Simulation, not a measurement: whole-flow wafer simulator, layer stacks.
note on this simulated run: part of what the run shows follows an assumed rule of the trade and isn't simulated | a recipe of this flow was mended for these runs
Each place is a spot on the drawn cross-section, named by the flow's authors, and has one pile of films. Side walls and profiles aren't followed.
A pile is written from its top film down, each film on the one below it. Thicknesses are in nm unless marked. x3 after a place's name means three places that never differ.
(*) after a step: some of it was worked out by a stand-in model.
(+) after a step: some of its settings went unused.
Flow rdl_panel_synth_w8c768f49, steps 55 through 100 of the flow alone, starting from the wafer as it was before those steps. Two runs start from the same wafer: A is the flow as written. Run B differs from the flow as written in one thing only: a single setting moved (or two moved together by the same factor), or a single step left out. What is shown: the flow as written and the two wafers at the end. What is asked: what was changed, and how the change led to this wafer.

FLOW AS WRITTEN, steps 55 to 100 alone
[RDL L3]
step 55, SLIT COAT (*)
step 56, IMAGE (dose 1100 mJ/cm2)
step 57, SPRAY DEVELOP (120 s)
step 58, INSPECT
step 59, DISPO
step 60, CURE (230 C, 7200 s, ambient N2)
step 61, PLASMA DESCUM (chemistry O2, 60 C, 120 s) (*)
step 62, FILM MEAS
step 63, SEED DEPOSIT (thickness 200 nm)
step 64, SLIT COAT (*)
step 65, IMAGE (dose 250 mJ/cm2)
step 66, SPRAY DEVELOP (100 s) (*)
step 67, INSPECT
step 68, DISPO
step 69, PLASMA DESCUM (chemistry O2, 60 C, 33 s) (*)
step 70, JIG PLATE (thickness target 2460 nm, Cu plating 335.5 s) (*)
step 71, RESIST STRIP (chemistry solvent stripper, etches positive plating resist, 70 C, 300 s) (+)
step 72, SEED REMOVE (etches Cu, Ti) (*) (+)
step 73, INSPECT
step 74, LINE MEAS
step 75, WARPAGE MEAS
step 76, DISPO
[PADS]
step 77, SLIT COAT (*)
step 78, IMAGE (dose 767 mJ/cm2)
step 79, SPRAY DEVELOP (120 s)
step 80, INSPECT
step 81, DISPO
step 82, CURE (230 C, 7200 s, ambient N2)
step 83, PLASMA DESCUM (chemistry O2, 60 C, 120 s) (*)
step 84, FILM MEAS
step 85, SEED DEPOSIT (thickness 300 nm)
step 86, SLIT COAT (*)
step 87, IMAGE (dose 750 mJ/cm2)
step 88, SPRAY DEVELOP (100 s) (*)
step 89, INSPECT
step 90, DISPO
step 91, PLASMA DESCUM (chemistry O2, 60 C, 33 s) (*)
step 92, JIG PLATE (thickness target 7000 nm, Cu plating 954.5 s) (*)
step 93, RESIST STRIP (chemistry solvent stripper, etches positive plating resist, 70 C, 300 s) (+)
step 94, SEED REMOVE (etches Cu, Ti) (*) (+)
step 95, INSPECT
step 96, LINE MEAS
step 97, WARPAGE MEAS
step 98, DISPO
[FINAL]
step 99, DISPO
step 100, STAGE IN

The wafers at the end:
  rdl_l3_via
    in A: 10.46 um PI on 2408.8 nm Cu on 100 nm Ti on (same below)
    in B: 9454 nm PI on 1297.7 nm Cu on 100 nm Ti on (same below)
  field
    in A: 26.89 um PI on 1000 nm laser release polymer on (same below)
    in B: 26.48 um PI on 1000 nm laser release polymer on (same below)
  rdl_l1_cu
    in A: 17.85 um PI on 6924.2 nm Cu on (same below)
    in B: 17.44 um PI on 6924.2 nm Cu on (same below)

Cause: step 70, JIG PLATE: Cu plating 184.5 s was run, whereas the flow has Cu plating 335.5 s.

The path from the change to this, step by step:
  step 70, JIG PLATE (thickness target 2460 nm, Cu plating 335.5 s) (*)
      rdl_l3_cu, rdl_l3_land, rdl_l3_via, pads_land, pads_via: A +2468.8 Cu | B +1357.7 Cu
  step 77, SLIT COAT (*)
      rdl_l3_via: A +10.46 um PI (new film) | B +9454 PI (new film)
      field: A +5893.8 PI | B +5485.9 PI
      (as well as at 14 more places)
  step 86, SLIT COAT (*)
      rdl_l2_space: A +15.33 um ILINE-POS-THICK-GRADE-A (new film) | B +15.34 um ILINE-POS-THICK-GRADE-A (new film)
      rdl_l2_land: A +14.62 um ILINE-POS-THICK-GRADE-A (new film) | B +14.61 um ILINE-POS-THICK-GRADE-A (new film)
      (as well as at 9 more places)
  step 88, SPRAY DEVELOP (100 s) (*)
      pads_cu: A -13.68 um ILINE-POS-THICK-GRADE-A (all of it) | B -13.62 um ILINE-POS-THICK-GRADE-A (all of it)
      pads_land: A -13.11 um ILINE-POS-THICK-GRADE-A (all of it) | B -13.21 um ILINE-POS-THICK-GRADE-A (all of it)
      (as well as at 1 more place)
  step 93, RESIST STRIP (chemistry solvent stripper, etches positive plating resist, 70 C, 300 s) (+)
      rdl_l2_cu: A -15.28 um ILINE-POS-THICK-GRADE-A (all of it) | B -15.29 um ILINE-POS-THICK-GRADE-A (all of it)
      rdl_l2_space: A -15.3 um ILINE-POS-THICK-GRADE-A (all of it) | B -15.31 um ILINE-POS-THICK-GRADE-A (all of it)
      (as well as at 7 more places)
